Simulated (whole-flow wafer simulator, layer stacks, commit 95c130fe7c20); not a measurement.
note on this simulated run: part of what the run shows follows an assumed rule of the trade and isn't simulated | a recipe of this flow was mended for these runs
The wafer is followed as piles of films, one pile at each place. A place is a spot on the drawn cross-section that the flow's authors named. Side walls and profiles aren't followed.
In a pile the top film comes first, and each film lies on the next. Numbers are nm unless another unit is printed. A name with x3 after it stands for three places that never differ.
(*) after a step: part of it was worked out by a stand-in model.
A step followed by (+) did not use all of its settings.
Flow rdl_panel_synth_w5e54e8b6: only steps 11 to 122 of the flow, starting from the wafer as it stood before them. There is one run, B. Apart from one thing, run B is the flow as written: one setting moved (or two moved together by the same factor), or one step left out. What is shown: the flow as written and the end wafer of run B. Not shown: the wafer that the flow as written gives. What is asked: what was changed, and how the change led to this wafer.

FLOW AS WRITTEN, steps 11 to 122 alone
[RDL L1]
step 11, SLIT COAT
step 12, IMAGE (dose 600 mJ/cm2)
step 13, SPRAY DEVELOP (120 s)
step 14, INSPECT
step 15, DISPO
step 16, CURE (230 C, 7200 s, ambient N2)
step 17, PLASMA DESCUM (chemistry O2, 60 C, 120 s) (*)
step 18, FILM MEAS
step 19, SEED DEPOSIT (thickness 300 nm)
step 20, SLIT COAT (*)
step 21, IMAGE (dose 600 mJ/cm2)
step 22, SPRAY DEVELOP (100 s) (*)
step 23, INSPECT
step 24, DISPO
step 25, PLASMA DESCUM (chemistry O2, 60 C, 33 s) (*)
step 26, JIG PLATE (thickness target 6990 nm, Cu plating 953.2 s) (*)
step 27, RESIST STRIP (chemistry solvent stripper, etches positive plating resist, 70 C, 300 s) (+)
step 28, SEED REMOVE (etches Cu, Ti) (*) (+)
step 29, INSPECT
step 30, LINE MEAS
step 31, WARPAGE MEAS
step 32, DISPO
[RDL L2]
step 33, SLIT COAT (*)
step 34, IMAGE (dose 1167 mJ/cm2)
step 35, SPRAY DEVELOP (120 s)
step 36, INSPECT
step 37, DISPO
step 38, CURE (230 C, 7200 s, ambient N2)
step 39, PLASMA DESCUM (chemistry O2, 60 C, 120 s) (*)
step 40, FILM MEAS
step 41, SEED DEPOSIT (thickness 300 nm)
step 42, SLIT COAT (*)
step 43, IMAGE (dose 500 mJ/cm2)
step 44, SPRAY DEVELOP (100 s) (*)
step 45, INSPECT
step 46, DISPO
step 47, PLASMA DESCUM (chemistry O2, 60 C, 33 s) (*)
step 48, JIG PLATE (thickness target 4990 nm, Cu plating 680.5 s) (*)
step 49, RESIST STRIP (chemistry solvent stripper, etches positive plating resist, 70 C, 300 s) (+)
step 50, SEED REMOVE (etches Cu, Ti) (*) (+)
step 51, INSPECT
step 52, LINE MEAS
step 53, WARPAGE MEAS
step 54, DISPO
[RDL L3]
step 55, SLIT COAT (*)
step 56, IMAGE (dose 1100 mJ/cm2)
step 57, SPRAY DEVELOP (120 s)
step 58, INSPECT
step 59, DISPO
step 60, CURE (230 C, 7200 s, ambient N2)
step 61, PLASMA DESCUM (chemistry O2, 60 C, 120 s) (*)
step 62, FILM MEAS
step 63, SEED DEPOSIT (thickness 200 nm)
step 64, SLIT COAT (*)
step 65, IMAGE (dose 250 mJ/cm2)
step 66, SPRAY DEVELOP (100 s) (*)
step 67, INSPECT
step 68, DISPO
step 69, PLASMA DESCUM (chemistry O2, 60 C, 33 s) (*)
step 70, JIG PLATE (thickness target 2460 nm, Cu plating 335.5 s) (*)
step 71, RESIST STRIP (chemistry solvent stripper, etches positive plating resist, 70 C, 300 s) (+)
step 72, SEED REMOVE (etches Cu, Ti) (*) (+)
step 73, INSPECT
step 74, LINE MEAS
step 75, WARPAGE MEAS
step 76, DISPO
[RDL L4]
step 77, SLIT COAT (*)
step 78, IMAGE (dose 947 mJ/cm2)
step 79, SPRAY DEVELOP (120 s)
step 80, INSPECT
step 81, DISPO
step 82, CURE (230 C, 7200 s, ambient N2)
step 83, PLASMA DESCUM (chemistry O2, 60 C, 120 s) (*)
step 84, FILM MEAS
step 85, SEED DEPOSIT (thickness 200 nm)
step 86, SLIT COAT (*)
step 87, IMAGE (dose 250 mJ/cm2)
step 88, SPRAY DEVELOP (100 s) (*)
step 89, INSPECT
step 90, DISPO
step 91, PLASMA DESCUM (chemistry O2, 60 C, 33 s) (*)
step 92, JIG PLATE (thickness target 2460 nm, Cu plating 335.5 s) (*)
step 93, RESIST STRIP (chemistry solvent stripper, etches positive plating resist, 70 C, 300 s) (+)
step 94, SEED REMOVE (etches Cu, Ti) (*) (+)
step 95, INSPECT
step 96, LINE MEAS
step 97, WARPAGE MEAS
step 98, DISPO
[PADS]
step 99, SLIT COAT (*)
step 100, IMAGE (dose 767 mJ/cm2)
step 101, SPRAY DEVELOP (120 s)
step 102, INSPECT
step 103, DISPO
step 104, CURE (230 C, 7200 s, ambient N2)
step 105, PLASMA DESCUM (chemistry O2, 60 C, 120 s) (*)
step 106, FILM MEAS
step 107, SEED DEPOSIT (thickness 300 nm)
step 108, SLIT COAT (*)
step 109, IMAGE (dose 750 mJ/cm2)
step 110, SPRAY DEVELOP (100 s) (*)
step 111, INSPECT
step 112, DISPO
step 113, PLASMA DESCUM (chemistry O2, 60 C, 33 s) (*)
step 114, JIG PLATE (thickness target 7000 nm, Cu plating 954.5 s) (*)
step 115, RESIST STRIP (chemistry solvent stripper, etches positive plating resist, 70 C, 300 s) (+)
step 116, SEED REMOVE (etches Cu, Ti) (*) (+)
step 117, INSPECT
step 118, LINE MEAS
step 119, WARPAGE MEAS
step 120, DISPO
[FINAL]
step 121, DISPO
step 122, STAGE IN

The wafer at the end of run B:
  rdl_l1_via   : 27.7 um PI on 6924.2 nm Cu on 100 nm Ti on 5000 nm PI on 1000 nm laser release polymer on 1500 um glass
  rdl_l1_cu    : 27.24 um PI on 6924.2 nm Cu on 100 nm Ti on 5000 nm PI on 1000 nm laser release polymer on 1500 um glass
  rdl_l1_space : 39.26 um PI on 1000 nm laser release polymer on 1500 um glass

The reason: step 13, SPRAY DEVELOP: 120 s, was skipped.

Step by step, how the change led to this:
  step 20, SLIT COAT (*)
      rdl_l1_cu: +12 um ILINE-POS-THICK-GRADE-A (new film) (it would be, as written: +10.42 um ILINE-POS-THICK-GRADE-A (new film))
      rdl_l1_space: +12 um ILINE-POS-THICK-GRADE-A (new film) (it would be, as written: +10.94 um ILINE-POS-THICK-GRADE-A (new film))
      (also at 1 further place)
  step 22, SPRAY DEVELOP (100 s) (*)
      rdl_l1_cu: -12 um ILINE-POS-THICK-GRADE-A (all of it) (it would be, as written: -10.42 um ILINE-POS-THICK-GRADE-A (all of it))
      rdl_l1_via: -12 um ILINE-POS-THICK-GRADE-A (all of it) (it would be, as written: -13.83 um ILINE-POS-THICK-GRADE-A (all of it))
  step 27, RESIST STRIP (chemistry solvent stripper, etches positive plating resist, 70 C, 300 s) (+)
      rdl_l1_space: -11.97 um ILINE-POS-THICK-GRADE-A (all of it) (it would be, as written: -10.91 um ILINE-POS-THICK-GRADE-A (all of it))
  step 33, SLIT COAT (*)
      rdl_l1_cu: +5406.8 PI (new film) (it would be, as written: +4815.5 PI (new film))
      rdl_l1_space: +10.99 um PI (it would be, as written: +10.38 um PI)
      (also at 1 further place)
  step 42, SLIT COAT (*)
      rdl_l1_via: +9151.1 ILINE-POS-THICK-GRADE-A (new film) (it would be, as written: +10.08 um ILINE-POS-THICK-GRADE-A (new film))
      rdl_l1_cu: +9750.6 ILINE-POS-THICK-GRADE-A (new film) (it would be, as written: +9269.6 ILINE-POS-THICK-GRADE-A (new film))
      (also at 1 further place)
  step 49, RESIST STRIP (chemistry solvent stripper, etches positive plating resist, 70 C, 300 s) (+)
      rdl_l1_via: -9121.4 ILINE-POS-THICK-GRADE-A (all of it) (it would be, as written: -10.05 um ILINE-POS-THICK-GRADE-A (all of it))
      rdl_l1_cu: -9720.9 ILINE-POS-THICK-GRADE-A (all of it) (it would be, as written: -9239.9 ILINE-POS-THICK-GRADE-A (all of it))
      (also at 1 further place)
  step 55, SLIT COAT (*)
      rdl_l1_cu: +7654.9 PI (it would be, as written: +7258.6 PI)
      rdl_l1_space: +8803.7 PI (it would be, as written: +8409.5 PI)
      (also at 1 further place)
  step 64, SLIT COAT (*)
      rdl_l1_cu: +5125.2 ILINE-POS-THICK-GRADE-A (new film) (it would be, as written: +4881.9 ILINE-POS-THICK-GRADE-A (new film))
      rdl_l1_space: +5345.3 ILINE-POS-THICK-GRADE-A (new film) (it would be, as written: +5109.9 ILINE-POS-THICK-GRADE-A (new film))
      (also at 1 further place)
  step 71, RESIST STRIP (chemistry solvent stripper, etches positive plating resist, 70 C, 300 s) (+)
      rdl_l1_cu: -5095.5 ILINE-POS-THICK-GRADE-A (all of it) (it would be, as written: -4852.2 ILINE-POS-THICK-GRADE-A (all of it))
      rdl_l1_space: -5315.6 ILINE-POS-THICK-GRADE-A (all of it) (it would be, as written: -5080.2 ILINE-POS-THICK-GRADE-A (all of it))
      (also at 1 further place)
  step 77, SLIT COAT (*)
      rdl_l1_cu: +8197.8 PI (it would be, as written: +7979.2 PI)
      rdl_l1_space: +8435.5 PI (it would be, as written: +8225.4 PI)
      (also at 1 further place)
  step 86, SLIT COAT (*)
      rdl_l1_cu: +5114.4 ILINE-POS-THICK-GRADE-A (new film) (it would be, as written: +4982.5 ILINE-POS-THICK-GRADE-A (new film))
      rdl_l1_space: +5155.1 ILINE-POS-THICK-GRADE-A (new film) (it would be, as written: +5029.9 ILINE-POS-THICK-GRADE-A (new film))
      (also at 1 further place)
  step 93, RESIST STRIP (chemistry solvent stripper, etches positive plating resist, 70 C, 300 s) (+)
      rdl_l1_cu: -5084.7 ILINE-POS-THICK-GRADE-A (all of it) (it would be, as written: -4952.8 ILINE-POS-THICK-GRADE-A (all of it))
      rdl_l1_space: -5125.4 ILINE-POS-THICK-GRADE-A (all of it) (it would be, as written: -5000.2 ILINE-POS-THICK-GRADE-A (all of it))
      (also at 1 further place)
  step 99, SLIT COAT (*)
      rdl_l1_via: +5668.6 PI (it would be, as written: +5880.7 PI)
  step 108, SLIT COAT (*)
      rdl_l1_cu: +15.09 um ILINE-POS-THICK-GRADE-A (new film) (it would be, as written: +15 um ILINE-POS-THICK-GRADE-A (new film))
      rdl_l1_space: +15.1 um ILINE-POS-THICK-GRADE-A (new film) (it would be, as written: +15.01 um ILINE-POS-THICK-GRADE-A (new film))
      (also at 1 further place)
  step 115, RESIST STRIP (chemistry solvent stripper, etches positive plating resist, 70 C, 300 s) (+)
      rdl_l1_cu: -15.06 um ILINE-POS-THICK-GRADE-A (all of it) (it would be, as written: -14.97 um ILINE-POS-THICK-GRADE-A (all of it))
      rdl_l1_space: -15.07 um ILINE-POS-THICK-GRADE-A (all of it) (it would be, as written: -14.98 um ILINE-POS-THICK-GRADE-A (all of it))
      (also at 1 further place)
